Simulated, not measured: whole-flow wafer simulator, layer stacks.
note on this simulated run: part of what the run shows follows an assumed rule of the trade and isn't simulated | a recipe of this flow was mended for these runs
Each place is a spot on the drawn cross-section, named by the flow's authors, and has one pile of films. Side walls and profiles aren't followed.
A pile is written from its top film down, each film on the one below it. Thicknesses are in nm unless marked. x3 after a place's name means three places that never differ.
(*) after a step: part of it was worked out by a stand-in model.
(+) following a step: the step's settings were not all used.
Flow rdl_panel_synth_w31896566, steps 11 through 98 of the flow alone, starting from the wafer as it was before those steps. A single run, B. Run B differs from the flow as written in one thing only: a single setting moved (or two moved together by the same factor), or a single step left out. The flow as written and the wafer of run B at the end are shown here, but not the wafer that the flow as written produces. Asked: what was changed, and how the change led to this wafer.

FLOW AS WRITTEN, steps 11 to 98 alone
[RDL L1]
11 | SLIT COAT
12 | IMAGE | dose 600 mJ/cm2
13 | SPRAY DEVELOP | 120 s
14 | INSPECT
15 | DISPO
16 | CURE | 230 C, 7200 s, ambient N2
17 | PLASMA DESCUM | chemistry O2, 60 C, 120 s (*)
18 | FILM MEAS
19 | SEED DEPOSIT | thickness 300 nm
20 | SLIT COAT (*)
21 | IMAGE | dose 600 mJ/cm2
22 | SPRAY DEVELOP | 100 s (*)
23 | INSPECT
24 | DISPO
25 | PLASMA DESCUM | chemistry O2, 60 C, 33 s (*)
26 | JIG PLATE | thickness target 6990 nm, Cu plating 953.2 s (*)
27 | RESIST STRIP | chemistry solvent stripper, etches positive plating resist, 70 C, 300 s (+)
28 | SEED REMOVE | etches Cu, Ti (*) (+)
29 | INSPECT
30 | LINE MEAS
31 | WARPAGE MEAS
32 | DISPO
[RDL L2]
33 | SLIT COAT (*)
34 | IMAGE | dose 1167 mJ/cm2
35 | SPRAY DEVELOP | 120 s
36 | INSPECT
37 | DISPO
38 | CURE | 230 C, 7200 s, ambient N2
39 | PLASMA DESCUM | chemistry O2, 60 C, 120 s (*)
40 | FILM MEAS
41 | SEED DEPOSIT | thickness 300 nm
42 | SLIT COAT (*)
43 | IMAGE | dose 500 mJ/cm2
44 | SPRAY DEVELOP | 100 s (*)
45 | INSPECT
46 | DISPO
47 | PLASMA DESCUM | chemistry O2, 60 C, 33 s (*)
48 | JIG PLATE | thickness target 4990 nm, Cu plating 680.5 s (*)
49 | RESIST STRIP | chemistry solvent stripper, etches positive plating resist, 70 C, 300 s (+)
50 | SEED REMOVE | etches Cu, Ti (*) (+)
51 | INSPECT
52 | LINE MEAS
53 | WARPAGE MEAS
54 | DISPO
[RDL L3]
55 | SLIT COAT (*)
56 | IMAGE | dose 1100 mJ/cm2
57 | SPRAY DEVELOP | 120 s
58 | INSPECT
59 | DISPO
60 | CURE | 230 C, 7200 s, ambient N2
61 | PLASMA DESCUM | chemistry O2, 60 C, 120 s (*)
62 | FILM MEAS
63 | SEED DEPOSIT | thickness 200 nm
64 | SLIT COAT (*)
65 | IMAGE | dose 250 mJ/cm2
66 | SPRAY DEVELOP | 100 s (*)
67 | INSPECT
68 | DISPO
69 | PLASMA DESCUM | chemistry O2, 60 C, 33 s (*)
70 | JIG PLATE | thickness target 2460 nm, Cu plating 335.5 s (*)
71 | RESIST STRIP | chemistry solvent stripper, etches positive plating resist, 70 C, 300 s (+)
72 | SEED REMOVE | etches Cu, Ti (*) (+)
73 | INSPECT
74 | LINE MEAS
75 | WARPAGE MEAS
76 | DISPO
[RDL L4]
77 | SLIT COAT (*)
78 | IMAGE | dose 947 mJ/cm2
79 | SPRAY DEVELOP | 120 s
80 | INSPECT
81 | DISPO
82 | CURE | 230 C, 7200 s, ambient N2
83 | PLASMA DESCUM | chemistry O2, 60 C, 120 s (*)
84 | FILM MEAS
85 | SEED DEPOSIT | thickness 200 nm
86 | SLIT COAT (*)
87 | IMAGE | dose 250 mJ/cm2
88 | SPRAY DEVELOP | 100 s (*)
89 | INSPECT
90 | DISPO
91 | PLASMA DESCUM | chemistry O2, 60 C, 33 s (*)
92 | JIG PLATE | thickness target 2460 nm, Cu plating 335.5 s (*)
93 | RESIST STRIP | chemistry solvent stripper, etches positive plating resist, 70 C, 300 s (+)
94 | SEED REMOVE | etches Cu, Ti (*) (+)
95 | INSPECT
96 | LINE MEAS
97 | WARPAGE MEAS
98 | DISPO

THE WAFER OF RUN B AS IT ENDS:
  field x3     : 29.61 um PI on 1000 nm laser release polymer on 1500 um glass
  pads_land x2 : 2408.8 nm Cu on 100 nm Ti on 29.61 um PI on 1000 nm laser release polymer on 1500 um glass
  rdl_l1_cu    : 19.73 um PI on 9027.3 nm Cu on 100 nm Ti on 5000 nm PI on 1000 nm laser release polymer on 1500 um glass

What caused this: step 26, JIG PLATE: Cu plating 1239 s was run, though the flow has Cu plating 953.2 s.

The path from the change to this, step by step:
  26 | JIG PLATE | thickness target 6990 nm, Cu plating 953.2 s (*)
      rdl_l1_cu, rdl_l1_via, rdl_l1_rim, rdl_l2_land, rdl_l2_via: +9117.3 Cu (in the flow as written it would be: +7014.2 Cu)
  33 | SLIT COAT (*)
      rdl_l2_cu, rdl_l2_space: +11 um PI (in the flow as written it would be: +9908.1 PI)
      field x3, rdl_l3_cu, rdl_l3_space and 9 more: +8560.4 PI (in the flow as written it would be: +8062.5 PI)
      (as well as at 4 more places)
  42 | SLIT COAT (*)
      rdl_l1_via: +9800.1 ILINE-POS-THICK-GRADE-A (new film) (in the flow as written it would be: +10.08 um ILINE-POS-THICK-GRADE-A (new film))
      rdl_l2_cu, rdl_l2_space: +10.36 um ILINE-POS-THICK-GRADE-A (new film) (in the flow as written it would be: +10.13 um ILINE-POS-THICK-GRADE-A (new film))
      (as well as at 3 more places)
  44 | SPRAY DEVELOP | 100 s (*)
      rdl_l2_cu: -10.36 um ILINE-POS-THICK-GRADE-A (all of it) (in the flow as written it would be: -10.13 um ILINE-POS-THICK-GRADE-A (all of it))
      rdl_l2_land: -6870.9 ILINE-POS-THICK-GRADE-A (all of it) (in the flow as written it would be: -7139.5 ILINE-POS-THICK-GRADE-A (all of it))
      (as well as at 1 more place)
  49 | RESIST STRIP | chemistry solvent stripper, etches positive plating resist, 70 C, 300 s (+)
      rdl_l1_via: -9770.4 ILINE-POS-THICK-GRADE-A (all of it) (in the flow as written it would be: -10.05 um ILINE-POS-THICK-GRADE-A (all of it))
      rdl_l1_space: -10.75 um ILINE-POS-THICK-GRADE-A (all of it) (in the flow as written it would be: -10.49 um ILINE-POS-THICK-GRADE-A (all of it))
      (as well as at 1 more place)
  55 | SLIT COAT (*)
      rdl_l1_space: +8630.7 PI (in the flow as written it would be: +8409.5 PI)
      rdl_l1_via: +7774.1 PI (in the flow as written it would be: +8010.4 PI)
      (as well as at 4 more places)
  64 | SLIT COAT (*)
      rdl_l1_via: +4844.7 ILINE-POS-THICK-GRADE-A (new film) (in the flow as written it would be: +4989.6 ILINE-POS-THICK-GRADE-A (new film))
      rdl_l2_cu: +5408.2 ILINE-POS-THICK-GRADE-A (new film) (in the flow as written it would be: +5291.3 ILINE-POS-THICK-GRADE-A (new film))
      (as well as at 2 more places)
  71 | RESIST STRIP | chemistry solvent stripper, etches positive plating resist, 70 C, 300 s (+)
      rdl_l1_via: -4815 ILINE-POS-THICK-GRADE-A (all of it) (in the flow as written it would be: -4959.9 ILINE-POS-THICK-GRADE-A (all of it))
      rdl_l2_cu: -5378.5 ILINE-POS-THICK-GRADE-A (all of it) (in the flow as written it would be: -5261.6 ILINE-POS-THICK-GRADE-A (all of it))
      (as well as at 2 more places)
